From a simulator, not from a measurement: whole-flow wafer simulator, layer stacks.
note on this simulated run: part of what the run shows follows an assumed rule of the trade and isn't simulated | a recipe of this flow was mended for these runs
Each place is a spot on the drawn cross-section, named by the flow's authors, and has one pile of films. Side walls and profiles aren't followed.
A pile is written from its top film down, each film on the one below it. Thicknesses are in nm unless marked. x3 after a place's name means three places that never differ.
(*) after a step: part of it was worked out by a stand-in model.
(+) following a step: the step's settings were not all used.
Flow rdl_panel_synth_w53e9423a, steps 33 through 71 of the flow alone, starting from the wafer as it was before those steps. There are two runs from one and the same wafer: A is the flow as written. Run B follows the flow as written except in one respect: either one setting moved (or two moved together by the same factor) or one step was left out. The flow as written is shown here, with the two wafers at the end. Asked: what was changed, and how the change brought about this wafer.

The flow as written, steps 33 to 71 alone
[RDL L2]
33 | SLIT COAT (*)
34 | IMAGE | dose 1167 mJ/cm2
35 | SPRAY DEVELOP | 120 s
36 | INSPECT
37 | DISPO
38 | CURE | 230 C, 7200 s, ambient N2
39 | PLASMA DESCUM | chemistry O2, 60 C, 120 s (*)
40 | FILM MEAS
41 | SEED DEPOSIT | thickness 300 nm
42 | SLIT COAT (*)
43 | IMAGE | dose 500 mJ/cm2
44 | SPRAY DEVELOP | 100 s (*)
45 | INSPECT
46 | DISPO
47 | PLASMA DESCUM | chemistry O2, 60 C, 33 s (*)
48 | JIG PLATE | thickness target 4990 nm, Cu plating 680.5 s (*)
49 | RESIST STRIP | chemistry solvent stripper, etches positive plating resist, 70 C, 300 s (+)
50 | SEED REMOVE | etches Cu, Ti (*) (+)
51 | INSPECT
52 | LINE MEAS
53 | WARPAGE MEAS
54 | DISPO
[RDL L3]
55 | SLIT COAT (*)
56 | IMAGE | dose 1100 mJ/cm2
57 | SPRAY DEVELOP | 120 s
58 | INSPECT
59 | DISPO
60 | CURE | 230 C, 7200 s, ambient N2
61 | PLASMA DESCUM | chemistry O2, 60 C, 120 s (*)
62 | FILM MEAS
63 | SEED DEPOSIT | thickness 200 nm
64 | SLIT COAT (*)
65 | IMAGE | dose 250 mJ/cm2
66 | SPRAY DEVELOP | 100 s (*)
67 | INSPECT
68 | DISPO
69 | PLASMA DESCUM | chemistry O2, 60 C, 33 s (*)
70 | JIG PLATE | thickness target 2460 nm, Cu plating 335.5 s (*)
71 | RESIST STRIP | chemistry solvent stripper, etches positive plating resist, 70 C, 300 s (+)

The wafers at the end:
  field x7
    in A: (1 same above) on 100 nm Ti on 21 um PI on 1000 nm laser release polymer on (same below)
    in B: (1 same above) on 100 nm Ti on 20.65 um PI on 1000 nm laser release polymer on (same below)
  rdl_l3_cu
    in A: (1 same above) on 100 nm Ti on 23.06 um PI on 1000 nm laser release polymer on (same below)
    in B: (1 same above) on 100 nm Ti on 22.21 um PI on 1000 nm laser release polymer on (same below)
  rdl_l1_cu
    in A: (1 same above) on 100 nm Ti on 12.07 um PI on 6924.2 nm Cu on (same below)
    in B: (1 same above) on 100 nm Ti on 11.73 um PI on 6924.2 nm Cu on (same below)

Cause: step 48, JIG PLATE: Cu plating 526.7 s was run, whereas the flow has Cu plating 680.5 s.

The path from the change to this, step by step:
  48 | JIG PLATE | thickness target 4990 nm, Cu plating 680.5 s (*)
      rdl_l2_cu, rdl_l2_land, rdl_l2_via, rdl_l2_rim, rdl_l3_land, rdl_l3_via: A +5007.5 Cu | B +3875.8 Cu
  55 | SLIT COAT (*)
      rdl_l2_space: A +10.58 um PI | B +9656.6 PI
      field x7, rdl_l4_land x2: A +7936.4 PI | B +7584.4 PI
      (also at 9 further places)
  64 | SLIT COAT (*)
      rdl_l2_space: A +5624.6 ILINE-POS-THICK-GRADE-A (new film) | B +5474.5 ILINE-POS-THICK-GRADE-A (new film)
      rdl_l1_rim: A +5077.5 ILINE-POS-THICK-GRADE-A (new film) | B +4906.3 ILINE-POS-THICK-GRADE-A (new film)
      (also at 3 further places)
  66 | SPRAY DEVELOP | 100 s (*)
      rdl_l3_land: A -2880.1 ILINE-POS-THICK-GRADE-A (all of it) | B -2951.3 ILINE-POS-THICK-GRADE-A (all of it)
  71 | RESIST STRIP | chemistry solvent stripper, etches positive plating resist, 70 C, 300 s (+)
      rdl_l2_space: A -5594.9 ILINE-POS-THICK-GRADE-A (all of it) | B -5444.8 ILINE-POS-THICK-GRADE-A (all of it)
      rdl_l1_rim: A -5047.8 ILINE-POS-THICK-GRADE-A (all of it) | B -4876.6 ILINE-POS-THICK-GRADE-A (all of it)
      (also at 2 further places)
